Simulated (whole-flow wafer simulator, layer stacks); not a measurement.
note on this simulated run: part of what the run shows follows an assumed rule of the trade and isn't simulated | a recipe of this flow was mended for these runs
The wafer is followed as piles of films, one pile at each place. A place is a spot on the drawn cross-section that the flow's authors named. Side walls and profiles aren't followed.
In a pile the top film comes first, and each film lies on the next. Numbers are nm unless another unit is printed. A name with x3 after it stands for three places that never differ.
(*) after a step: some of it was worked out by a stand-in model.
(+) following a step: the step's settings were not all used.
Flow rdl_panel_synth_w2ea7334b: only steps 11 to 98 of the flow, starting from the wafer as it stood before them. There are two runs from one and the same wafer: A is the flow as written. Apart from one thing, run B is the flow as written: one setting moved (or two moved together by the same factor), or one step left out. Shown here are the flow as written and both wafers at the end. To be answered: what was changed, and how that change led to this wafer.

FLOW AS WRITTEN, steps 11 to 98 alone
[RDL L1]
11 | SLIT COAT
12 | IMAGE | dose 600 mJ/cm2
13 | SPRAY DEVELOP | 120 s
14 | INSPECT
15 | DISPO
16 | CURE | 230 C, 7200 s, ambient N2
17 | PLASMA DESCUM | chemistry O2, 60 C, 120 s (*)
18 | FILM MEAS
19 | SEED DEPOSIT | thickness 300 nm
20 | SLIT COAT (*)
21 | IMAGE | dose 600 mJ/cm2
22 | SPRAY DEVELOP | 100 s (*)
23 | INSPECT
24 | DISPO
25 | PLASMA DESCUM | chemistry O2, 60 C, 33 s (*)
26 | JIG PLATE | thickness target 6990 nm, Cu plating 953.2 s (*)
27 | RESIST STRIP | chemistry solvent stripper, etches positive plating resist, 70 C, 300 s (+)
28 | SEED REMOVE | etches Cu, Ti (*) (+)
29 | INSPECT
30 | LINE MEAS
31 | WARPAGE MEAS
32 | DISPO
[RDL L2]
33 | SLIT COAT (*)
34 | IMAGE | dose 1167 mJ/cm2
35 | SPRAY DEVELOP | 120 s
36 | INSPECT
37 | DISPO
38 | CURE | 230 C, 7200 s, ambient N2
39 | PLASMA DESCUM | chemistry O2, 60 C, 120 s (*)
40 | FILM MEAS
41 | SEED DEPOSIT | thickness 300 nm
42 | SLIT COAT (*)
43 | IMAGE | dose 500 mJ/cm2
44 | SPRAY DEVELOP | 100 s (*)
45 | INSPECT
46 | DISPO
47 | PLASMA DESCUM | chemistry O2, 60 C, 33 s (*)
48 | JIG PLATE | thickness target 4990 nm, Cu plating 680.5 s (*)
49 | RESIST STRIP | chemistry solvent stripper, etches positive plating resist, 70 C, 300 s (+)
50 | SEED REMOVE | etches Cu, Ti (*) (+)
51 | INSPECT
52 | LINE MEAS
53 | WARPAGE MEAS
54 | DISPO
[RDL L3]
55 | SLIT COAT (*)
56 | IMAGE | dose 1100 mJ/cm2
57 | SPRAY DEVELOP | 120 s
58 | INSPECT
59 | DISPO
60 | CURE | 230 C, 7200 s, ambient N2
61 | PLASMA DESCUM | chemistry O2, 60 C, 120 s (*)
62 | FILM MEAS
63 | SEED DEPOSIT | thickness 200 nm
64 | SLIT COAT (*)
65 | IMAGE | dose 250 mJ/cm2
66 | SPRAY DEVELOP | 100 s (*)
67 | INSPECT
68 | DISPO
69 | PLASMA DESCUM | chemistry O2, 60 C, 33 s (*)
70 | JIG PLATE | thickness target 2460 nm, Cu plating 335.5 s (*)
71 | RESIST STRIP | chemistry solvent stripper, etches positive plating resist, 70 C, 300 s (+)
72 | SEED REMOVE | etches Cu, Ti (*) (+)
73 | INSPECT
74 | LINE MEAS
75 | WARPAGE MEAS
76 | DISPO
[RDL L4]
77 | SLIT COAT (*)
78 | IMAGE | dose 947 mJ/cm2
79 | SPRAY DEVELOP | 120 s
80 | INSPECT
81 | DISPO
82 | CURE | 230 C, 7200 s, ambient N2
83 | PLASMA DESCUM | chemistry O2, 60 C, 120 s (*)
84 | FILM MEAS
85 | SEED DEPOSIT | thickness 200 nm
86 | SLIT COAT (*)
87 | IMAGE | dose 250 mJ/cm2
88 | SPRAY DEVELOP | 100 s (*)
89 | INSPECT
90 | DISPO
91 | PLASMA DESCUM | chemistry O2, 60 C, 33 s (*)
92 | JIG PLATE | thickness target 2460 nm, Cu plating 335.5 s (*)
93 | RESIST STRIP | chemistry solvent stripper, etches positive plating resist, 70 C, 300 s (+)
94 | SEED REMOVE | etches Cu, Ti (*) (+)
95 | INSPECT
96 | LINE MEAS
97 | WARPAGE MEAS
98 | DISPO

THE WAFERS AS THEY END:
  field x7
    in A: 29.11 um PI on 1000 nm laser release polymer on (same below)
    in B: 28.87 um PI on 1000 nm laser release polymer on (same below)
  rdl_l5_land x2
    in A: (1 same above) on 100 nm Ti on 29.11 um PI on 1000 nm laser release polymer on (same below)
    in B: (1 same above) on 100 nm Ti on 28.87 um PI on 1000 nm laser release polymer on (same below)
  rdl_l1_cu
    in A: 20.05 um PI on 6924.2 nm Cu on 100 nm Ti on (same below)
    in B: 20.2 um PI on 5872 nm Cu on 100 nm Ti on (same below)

Cause: step 26, JIG PLATE: Cu plating 810.2 s was run, whereas the flow has Cu plating 953.2 s.

How this came from the change, step by step:
  26 | JIG PLATE | thickness target 6990 nm, Cu plating 953.2 s (*)
      rdl_l1_cu, rdl_l1_via, rdl_l1_rim, rdl_l2_land, rdl_l2_via: A +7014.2 Cu | B +5962 Cu
  33 | SLIT COAT (*)
      rdl_l1_space: A +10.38 um PI | B +9662.3 PI
      field x7, rdl_l3_cu, rdl_l3_space and 9 more: A +8062.5 PI | B +7818.9 PI
      (and at 4 other places as well)
  42 | SLIT COAT (*)
      rdl_l2_cu, rdl_l2_space: A +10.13 um ILINE-POS-THICK-GRADE-A (new film) | B +10 um ILINE-POS-THICK-GRADE-A (new film)
      rdl_l1_space: A +10.52 um ILINE-POS-THICK-GRADE-A (new film) | B +10.38 um ILINE-POS-THICK-GRADE-A (new film)
      (and at 2 other places as well)
  44 | SPRAY DEVELOP | 100 s (*)
      rdl_l2_cu: A -10.13 um ILINE-POS-THICK-GRADE-A (all of it) | B -10 um ILINE-POS-THICK-GRADE-A (all of it)
      rdl_l2_via: A -12.5 um ILINE-POS-THICK-GRADE-A (all of it) | B -12.67 um ILINE-POS-THICK-GRADE-A (all of it)
  49 | RESIST STRIP | chemistry solvent stripper, etches positive plating resist, 70 C, 300 s (+)
      rdl_l2_space: A -10.1 um ILINE-POS-THICK-GRADE-A (all of it) | B -9972.2 ILINE-POS-THICK-GRADE-A (all of it)
      rdl_l1_space: A -10.49 um ILINE-POS-THICK-GRADE-A (all of it) | B -10.35 um ILINE-POS-THICK-GRADE-A (all of it)
      (and at 1 other place as well)
  55 | SLIT COAT (*)
      rdl_l2_space: A +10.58 um PI | B +10.45 um PI
      rdl_l2_land: A +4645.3 PI (new film) | B +4771.6 PI (new film)
      (and at 1 other place as well)
